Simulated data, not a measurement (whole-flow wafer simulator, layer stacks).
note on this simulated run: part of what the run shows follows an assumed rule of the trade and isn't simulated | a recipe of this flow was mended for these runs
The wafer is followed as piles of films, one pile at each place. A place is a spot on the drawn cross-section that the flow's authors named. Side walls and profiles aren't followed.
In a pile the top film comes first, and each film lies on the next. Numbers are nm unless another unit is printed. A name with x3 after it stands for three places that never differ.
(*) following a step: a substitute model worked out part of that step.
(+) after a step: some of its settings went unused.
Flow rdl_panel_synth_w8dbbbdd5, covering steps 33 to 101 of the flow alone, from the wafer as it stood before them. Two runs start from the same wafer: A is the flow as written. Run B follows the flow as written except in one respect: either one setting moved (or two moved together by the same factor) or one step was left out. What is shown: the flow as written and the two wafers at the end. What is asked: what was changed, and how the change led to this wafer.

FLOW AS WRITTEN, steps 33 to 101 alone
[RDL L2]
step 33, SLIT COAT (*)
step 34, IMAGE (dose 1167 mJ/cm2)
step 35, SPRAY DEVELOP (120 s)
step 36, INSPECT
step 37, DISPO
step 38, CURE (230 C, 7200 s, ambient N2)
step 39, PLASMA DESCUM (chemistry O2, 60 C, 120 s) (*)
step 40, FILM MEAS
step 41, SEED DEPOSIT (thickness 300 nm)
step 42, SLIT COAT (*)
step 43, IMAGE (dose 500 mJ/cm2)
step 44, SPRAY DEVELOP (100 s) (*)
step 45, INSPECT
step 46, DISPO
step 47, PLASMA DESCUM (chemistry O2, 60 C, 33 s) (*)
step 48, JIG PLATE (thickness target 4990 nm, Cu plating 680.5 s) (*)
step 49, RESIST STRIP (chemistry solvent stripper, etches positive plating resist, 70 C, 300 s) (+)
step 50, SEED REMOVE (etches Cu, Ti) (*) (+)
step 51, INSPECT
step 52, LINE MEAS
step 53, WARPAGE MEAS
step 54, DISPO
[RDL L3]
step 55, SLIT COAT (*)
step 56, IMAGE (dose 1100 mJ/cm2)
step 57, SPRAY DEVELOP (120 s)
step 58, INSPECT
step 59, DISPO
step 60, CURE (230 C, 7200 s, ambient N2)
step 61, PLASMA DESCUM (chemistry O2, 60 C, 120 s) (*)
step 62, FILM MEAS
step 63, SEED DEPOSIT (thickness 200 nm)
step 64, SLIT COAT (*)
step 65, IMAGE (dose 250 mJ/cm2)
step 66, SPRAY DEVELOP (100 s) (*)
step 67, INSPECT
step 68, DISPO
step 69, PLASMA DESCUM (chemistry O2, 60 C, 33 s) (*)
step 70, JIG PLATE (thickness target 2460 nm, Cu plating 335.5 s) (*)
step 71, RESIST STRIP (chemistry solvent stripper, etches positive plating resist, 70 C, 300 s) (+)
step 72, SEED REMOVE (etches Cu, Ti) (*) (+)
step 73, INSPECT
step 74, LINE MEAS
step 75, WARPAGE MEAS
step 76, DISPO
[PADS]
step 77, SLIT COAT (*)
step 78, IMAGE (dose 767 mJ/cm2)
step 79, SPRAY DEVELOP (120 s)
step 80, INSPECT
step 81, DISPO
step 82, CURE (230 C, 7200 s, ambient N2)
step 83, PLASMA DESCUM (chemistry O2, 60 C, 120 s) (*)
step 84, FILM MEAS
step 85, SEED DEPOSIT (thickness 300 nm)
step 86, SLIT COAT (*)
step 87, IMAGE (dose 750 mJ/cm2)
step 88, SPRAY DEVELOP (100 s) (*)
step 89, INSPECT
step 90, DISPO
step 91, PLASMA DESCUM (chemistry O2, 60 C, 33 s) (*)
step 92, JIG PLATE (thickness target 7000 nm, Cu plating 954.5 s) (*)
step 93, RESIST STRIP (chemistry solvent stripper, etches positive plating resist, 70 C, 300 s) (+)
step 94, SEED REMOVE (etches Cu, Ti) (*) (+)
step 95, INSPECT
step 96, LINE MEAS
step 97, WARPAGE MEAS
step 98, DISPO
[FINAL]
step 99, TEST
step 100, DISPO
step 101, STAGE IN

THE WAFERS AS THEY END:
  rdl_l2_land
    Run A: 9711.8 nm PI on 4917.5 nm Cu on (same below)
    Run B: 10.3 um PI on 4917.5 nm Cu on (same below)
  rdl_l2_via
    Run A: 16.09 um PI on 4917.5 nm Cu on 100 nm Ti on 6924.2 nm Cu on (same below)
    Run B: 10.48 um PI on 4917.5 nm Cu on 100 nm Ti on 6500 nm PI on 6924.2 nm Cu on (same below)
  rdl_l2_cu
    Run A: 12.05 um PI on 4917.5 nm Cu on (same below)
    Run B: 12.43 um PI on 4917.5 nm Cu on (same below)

What caused this: step 35, SPRAY DEVELOP: 120 s, was skipped.

The path from the change to this, step by step:
  step 42, SLIT COAT (*)
      rdl_l2_via: A +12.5 um ILINE-POS-THICK-GRADE-A (new film) | B +8868.5 ILINE-POS-THICK-GRADE-A (new film)
      rdl_l2_cu, rdl_l2_space: A +10.13 um ILINE-POS-THICK-GRADE-A (new film) | B +10.93 um ILINE-POS-THICK-GRADE-A (new film)
      (also at 2 further places)
  step 44, SPRAY DEVELOP (100 s) (*)
      rdl_l2_via: A -12.5 um ILINE-POS-THICK-GRADE-A (all of it) | B -8868.5 ILINE-POS-THICK-GRADE-A (all of it)
      rdl_l2_cu: A -10.13 um ILINE-POS-THICK-GRADE-A (all of it) | B -10.93 um ILINE-POS-THICK-GRADE-A (all of it)
      (also at 1 further place)
  step 49, RESIST STRIP (chemistry solvent stripper, etches positive plating resist, 70 C, 300 s) (+)
      rdl_l2_space: A -10.1 um ILINE-POS-THICK-GRADE-A (all of it) | B -10.9 um ILINE-POS-THICK-GRADE-A (all of it)
      rdl_l1_rim: A -8208.7 ILINE-POS-THICK-GRADE-A (all of it) | B -9357.3 ILINE-POS-THICK-GRADE-A (all of it)
  step 55, SLIT COAT (*)
      rdl_l2_via: A +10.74 um PI (new film) | B +5653.3 PI (new film)
      rdl_l2_cu: A +5919.4 PI (new film) | B +6171.9 PI (new film)
      (also at 3 further places)
  step 64, SLIT COAT (*)
      rdl_l2_cu: A +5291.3 ILINE-POS-THICK-GRADE-A (new film) | B +5433.5 ILINE-POS-THICK-GRADE-A (new film)
      rdl_l2_space: A +5624.6 ILINE-POS-THICK-GRADE-A (new film) | B +5770.5 ILINE-POS-THICK-GRADE-A (new film)
      (also at 3 further places)
  step 71, RESIST STRIP (chemistry solvent stripper, etches positive plating resist, 70 C, 300 s) (+)
      rdl_l2_cu: A -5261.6 ILINE-POS-THICK-GRADE-A (all of it) | B -5403.8 ILINE-POS-THICK-GRADE-A (all of it)
      rdl_l2_space: A -5594.9 ILINE-POS-THICK-GRADE-A (all of it) | B -5740.8 ILINE-POS-THICK-GRADE-A (all of it)
      (also at 3 further places)
  step 77, SLIT COAT (*)
      rdl_l2_cu: A +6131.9 PI | B +6259.5 PI
      rdl_l2_land: A +5066.5 PI | B +5325.8 PI
      (also at 1 further place)
  step 86, SLIT COAT (*)
      rdl_l2_cu: A +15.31 um ILINE-POS-THICK-GRADE-A (new film) | B +15.41 um ILINE-POS-THICK-GRADE-A (new film)
      rdl_l2_space: A +15.33 um ILINE-POS-THICK-GRADE-A (new film) | B +15.43 um ILINE-POS-THICK-GRADE-A (new film)
      (also at 3 further places)
  step 93, RESIST STRIP (chemistry solvent stripper, etches positive plating resist, 70 C, 300 s) (+)
      rdl_l2_cu: A -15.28 um ILINE-POS-THICK-GRADE-A (all of it) | B -15.38 um ILINE-POS-THICK-GRADE-A (all of it)
      rdl_l2_space: A -15.3 um ILINE-POS-THICK-GRADE-A (all of it) | B -15.4 um ILINE-POS-THICK-GRADE-A (all of it)
      (also at 3 further places)
With metal films that touch counted as one body, rdl_l2_via has 2 bodies (between them, from the top down: PI 6500); the flow as written gives 1 body.
